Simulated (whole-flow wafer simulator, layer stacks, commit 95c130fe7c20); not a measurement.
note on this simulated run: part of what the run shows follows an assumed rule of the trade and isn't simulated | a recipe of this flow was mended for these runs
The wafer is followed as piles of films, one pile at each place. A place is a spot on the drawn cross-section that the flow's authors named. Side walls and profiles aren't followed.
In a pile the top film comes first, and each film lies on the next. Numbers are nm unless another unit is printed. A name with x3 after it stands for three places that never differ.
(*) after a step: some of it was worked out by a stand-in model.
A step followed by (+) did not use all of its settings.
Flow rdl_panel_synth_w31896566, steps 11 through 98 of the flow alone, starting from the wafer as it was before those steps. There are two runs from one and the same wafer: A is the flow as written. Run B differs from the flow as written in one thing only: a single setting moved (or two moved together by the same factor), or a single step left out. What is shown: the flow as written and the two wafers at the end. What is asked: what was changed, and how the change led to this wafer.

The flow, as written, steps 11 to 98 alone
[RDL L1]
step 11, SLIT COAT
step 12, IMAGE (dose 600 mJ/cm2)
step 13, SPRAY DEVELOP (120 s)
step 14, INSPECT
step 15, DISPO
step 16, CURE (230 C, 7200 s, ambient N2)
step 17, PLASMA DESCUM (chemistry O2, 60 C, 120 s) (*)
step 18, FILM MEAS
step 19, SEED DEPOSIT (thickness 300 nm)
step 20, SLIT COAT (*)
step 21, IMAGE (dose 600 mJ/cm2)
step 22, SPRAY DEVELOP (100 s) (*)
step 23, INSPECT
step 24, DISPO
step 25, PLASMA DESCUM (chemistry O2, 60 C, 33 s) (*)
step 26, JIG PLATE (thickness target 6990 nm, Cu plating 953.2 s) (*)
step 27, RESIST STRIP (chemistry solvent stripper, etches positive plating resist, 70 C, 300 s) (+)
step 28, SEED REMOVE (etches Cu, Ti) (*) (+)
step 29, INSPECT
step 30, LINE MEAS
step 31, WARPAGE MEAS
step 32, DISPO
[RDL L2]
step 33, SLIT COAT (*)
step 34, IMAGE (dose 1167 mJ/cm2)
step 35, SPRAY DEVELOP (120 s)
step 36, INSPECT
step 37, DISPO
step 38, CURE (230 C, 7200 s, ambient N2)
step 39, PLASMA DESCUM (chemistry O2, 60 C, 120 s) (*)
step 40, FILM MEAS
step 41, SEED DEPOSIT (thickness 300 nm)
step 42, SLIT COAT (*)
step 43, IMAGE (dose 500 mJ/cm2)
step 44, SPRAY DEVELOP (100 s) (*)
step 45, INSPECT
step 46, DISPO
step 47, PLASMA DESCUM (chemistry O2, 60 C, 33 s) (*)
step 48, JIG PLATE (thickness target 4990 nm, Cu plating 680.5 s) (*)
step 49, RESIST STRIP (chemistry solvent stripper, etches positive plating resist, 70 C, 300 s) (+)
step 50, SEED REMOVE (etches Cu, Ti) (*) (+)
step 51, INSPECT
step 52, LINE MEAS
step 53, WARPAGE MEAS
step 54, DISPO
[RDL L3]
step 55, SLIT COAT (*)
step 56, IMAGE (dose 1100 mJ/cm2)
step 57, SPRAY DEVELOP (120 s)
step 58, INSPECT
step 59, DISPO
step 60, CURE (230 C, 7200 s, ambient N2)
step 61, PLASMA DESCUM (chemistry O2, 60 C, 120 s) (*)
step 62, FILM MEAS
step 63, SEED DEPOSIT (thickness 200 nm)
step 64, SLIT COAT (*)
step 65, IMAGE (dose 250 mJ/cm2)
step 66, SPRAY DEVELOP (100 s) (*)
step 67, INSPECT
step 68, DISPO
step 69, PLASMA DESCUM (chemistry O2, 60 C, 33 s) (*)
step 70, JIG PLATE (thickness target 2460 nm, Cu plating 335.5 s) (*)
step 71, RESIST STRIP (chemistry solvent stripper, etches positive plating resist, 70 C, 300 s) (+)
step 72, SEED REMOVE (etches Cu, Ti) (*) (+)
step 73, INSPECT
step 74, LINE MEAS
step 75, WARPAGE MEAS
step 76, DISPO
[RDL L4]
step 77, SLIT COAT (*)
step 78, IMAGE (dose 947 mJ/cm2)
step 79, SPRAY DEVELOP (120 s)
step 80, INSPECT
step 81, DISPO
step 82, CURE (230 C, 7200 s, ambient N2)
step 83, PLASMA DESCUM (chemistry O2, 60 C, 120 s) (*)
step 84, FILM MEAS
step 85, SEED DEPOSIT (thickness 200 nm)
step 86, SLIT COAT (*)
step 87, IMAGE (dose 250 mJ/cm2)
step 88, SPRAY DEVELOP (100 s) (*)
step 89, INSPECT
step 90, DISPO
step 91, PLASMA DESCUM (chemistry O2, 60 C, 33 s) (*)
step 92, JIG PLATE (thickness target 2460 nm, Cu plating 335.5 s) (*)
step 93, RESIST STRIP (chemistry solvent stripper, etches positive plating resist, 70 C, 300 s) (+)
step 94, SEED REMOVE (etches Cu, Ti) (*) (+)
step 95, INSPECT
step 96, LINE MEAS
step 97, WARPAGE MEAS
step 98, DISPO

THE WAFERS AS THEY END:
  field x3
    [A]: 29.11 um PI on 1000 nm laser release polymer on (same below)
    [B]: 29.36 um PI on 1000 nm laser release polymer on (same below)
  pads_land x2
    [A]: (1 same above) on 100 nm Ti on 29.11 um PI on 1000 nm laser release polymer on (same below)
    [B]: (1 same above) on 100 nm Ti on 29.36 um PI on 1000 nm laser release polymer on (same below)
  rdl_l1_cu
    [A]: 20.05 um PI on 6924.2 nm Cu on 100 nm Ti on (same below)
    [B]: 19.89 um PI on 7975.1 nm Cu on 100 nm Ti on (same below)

What caused this: step 26, JIG PLATE: Cu plating 1096 s was run, whereas the flow has Cu plating 953.2 s.

How this came from the change, step by step:
  step 26, JIG PLATE (thickness target 6990 nm, Cu plating 953.2 s) (*)
      rdl_l1_cu, rdl_l1_via, rdl_l1_rim, rdl_l2_land, rdl_l2_via: A Cu gains 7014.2 | B Cu gains 8065.1
  step 33, SLIT COAT (*)
      rdl_l2_cu, rdl_l2_space: A PI gains 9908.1 | B PI gains 10.45 um
      field x3, rdl_l3_cu, rdl_l3_space and 9 more: A PI gains 8062.5 | B PI gains 8309.4
      (as well as at 3 more places)
  step 42, SLIT COAT (*)
      rdl_l1_via: A ILINE-POS-THICK-GRADE-A gains 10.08 um (new film) | B ILINE-POS-THICK-GRADE-A gains 9939.6 (new film)
      rdl_l2_cu, rdl_l2_space: A ILINE-POS-THICK-GRADE-A gains 10.13 um (new film) | B ILINE-POS-THICK-GRADE-A gains 10.25 um (new film)
      (as well as at 2 more places)
  step 44, SPRAY DEVELOP (100 s) (*)
      rdl_l2_cu: A ILINE-POS-THICK-GRADE-A loses 10.13 um (all of it) | B ILINE-POS-THICK-GRADE-A loses 10.25 um (all of it)
      rdl_l2_via: A ILINE-POS-THICK-GRADE-A loses 12.5 um (all of it) | B ILINE-POS-THICK-GRADE-A loses 12.34 um (all of it)
  step 49, RESIST STRIP (chemistry solvent stripper, etches positive plating resist, 70 C, 300 s) (+)
      rdl_l1_via: A ILINE-POS-THICK-GRADE-A loses 10.05 um (all of it) | B ILINE-POS-THICK-GRADE-A loses 9909.9 (all of it)
      rdl_l1_space: A ILINE-POS-THICK-GRADE-A loses 10.49 um (all of it) | B ILINE-POS-THICK-GRADE-A loses 10.62 um (all of it)
      (as well as at 1 more place)
  step 55, SLIT COAT (*)
      rdl_l2_space: A PI gains 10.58 um | B PI gains 10.7 um
      rdl_l2_land: A PI gains 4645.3 (new film) | B PI gains 4522.8 (new film)
      (as well as at 1 more place)
